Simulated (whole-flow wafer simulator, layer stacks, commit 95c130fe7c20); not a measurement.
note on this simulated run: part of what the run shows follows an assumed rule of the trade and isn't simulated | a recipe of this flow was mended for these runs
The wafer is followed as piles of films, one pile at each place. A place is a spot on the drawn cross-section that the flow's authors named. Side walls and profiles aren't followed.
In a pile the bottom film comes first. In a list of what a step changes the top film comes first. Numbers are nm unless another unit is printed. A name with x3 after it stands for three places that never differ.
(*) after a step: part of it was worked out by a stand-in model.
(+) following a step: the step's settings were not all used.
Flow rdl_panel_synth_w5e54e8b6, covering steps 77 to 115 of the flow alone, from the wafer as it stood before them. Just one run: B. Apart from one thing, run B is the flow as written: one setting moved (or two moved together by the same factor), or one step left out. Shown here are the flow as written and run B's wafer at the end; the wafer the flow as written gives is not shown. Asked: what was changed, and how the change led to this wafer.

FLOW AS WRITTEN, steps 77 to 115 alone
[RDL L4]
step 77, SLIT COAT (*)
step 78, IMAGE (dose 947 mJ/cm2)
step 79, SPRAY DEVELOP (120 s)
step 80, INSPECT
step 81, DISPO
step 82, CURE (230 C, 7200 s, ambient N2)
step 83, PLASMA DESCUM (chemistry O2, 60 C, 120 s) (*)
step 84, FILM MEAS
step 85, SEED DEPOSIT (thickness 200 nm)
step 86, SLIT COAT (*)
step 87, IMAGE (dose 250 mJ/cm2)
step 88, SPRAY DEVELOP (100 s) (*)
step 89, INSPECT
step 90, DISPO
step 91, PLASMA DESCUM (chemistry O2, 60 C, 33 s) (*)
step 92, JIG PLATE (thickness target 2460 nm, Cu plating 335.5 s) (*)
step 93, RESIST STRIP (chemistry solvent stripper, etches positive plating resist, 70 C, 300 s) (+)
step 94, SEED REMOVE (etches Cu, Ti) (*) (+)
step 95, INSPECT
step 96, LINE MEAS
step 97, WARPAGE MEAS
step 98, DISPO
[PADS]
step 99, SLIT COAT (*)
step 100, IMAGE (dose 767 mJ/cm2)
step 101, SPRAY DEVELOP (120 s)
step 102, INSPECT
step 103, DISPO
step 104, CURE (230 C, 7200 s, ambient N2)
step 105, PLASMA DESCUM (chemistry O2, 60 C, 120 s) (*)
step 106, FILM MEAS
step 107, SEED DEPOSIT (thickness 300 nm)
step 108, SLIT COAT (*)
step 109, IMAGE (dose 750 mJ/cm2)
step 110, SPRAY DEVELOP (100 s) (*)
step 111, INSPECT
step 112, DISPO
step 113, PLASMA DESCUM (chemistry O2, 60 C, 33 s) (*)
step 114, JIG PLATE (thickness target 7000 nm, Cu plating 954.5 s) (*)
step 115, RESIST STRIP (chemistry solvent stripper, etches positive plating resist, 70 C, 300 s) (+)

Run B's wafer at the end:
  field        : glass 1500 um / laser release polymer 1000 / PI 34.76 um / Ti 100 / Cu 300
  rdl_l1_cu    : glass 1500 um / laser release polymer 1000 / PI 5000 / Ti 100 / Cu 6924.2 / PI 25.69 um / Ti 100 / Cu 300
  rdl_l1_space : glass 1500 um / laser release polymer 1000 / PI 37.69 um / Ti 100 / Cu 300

The reason: step 92, JIG PLATE: Cu plating 247.3 s was run, while the flow as written has Cu plating 335.5 s.

The path from the change to this, step by step:
  step 92, JIG PLATE (thickness target 2460 nm, Cu plating 335.5 s) (*)
      rdl_l4_cu, rdl_l4_land, rdl_l4_via, pads_land, pads_via: Cu gains 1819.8 (as written it would have been: Cu gains 2468.8)
  step 99, SLIT COAT (*)
      field: PI gains 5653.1 (as written it would have been: PI gains 5893.8)
      rdl_l1_cu: PI gains 5634.4 (as written it would have been: PI gains 5874.7)
      (and at 18 other places as well)
  step 108, SLIT COAT (*)
      rdl_l4_cu: ILINE-POS-THICK-GRADE-A gains 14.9 um (new film) (as written it would have been: ILINE-POS-THICK-GRADE-A gains 15.12 um (new film))
      rdl_l4_space: ILINE-POS-THICK-GRADE-A gains 14.94 um (new film) (as written it would have been: ILINE-POS-THICK-GRADE-A gains 15.12 um (new film))
      (and at 6 other places as well)
  step 110, SPRAY DEVELOP (100 s) (*)
      pads_cu: ILINE-POS-THICK-GRADE-A loses 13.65 um (all of it) (as written it would have been: ILINE-POS-THICK-GRADE-A loses 13.68 um (all of it))
      pads_land: ILINE-POS-THICK-GRADE-A loses 13.17 um (all of it) (as written it would have been: ILINE-POS-THICK-GRADE-A loses 13.11 um (all of it))
      (and at 1 other place as well)
  step 115, RESIST STRIP (chemistry solvent stripper, etches positive plating resist, 70 C, 300 s) (+)
      rdl_l4_cu: ILINE-POS-THICK-GRADE-A loses 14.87 um (all of it) (as written it would have been: ILINE-POS-THICK-GRADE-A loses 15.09 um (all of it))
      rdl_l4_space: ILINE-POS-THICK-GRADE-A loses 14.91 um (all of it) (as written it would have been: ILINE-POS-THICK-GRADE-A loses 15.09 um (all of it))
      (and at 3 other places as well)
